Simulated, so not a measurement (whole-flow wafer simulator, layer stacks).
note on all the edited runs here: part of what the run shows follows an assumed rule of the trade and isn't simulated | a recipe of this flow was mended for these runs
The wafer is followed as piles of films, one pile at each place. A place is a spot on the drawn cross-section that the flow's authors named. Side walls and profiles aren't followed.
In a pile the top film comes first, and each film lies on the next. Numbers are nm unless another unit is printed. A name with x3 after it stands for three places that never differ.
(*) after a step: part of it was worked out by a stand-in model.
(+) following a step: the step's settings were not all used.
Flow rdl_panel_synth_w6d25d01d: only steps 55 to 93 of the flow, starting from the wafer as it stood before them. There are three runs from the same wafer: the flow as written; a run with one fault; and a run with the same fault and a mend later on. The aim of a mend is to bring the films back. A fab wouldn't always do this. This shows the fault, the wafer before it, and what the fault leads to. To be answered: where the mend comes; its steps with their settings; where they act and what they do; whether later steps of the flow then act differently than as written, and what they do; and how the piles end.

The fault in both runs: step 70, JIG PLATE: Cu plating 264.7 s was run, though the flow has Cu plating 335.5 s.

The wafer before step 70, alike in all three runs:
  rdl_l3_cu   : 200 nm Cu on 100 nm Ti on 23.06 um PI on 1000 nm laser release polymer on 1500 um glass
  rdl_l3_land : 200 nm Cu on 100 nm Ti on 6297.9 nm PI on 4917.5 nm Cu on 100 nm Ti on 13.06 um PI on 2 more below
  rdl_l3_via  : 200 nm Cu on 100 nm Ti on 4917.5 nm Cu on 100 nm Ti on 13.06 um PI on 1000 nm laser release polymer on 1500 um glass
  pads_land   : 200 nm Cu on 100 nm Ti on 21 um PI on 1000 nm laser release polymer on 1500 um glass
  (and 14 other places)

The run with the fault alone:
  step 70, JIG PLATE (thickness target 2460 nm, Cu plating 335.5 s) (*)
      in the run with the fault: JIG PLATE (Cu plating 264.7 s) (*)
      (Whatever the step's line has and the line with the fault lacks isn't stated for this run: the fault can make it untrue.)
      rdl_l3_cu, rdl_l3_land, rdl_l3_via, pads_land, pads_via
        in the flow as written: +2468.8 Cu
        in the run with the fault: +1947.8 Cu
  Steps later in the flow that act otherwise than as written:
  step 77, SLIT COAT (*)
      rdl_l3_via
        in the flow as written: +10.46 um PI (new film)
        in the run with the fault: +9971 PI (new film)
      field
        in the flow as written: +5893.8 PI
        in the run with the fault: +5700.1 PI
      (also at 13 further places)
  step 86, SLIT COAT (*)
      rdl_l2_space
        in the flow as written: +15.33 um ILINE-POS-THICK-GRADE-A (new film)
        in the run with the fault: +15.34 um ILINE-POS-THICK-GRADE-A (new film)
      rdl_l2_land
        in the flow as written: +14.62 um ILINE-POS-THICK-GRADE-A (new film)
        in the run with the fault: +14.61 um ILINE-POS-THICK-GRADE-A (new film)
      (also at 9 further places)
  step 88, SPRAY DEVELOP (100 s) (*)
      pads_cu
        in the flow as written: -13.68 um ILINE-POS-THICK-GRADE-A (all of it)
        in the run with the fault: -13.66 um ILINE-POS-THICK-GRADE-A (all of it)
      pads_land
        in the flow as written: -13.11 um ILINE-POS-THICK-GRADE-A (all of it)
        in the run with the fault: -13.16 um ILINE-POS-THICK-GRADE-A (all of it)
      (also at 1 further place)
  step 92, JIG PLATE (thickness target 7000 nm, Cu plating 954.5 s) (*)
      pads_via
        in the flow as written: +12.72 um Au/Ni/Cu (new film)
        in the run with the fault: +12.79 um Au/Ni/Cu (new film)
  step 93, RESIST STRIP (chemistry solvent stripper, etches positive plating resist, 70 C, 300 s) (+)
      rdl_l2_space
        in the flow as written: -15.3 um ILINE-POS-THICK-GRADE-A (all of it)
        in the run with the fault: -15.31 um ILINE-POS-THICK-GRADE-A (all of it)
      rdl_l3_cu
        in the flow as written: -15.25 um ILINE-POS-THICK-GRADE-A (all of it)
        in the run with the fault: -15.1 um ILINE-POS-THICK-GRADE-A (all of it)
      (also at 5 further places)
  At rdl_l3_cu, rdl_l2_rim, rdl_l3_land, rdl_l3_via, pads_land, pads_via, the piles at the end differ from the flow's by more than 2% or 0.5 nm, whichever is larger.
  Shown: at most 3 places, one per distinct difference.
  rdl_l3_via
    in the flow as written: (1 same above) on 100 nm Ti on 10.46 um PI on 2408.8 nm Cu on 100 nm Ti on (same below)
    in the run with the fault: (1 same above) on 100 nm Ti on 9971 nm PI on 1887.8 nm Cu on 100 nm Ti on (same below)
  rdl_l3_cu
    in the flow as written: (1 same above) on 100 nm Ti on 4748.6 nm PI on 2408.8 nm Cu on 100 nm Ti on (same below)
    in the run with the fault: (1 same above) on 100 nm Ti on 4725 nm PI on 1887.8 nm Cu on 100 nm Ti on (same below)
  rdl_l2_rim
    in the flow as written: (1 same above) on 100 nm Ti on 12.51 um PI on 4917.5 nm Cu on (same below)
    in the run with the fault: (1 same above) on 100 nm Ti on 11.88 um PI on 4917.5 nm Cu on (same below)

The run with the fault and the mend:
  The mend follows step 70.
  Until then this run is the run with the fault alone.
  step 70a, JIG PLATE (Cu plating 70.79 s) (*) (a further turn of the flow's step 70, with different settings)
      rdl_l3_cu, rdl_l3_land, rdl_l3_via, pads_land, pads_via
        +520.9 Cu
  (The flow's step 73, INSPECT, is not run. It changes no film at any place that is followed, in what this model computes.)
  None of the later steps of the flow differs from how it acts as written, at any place that is followed, by more than 2% or 0.5 nm, whichever is larger.
  At the end the piles are close to the flow's at the places that both follow, differing by at most 2% or 0.5 nm, whichever is larger.
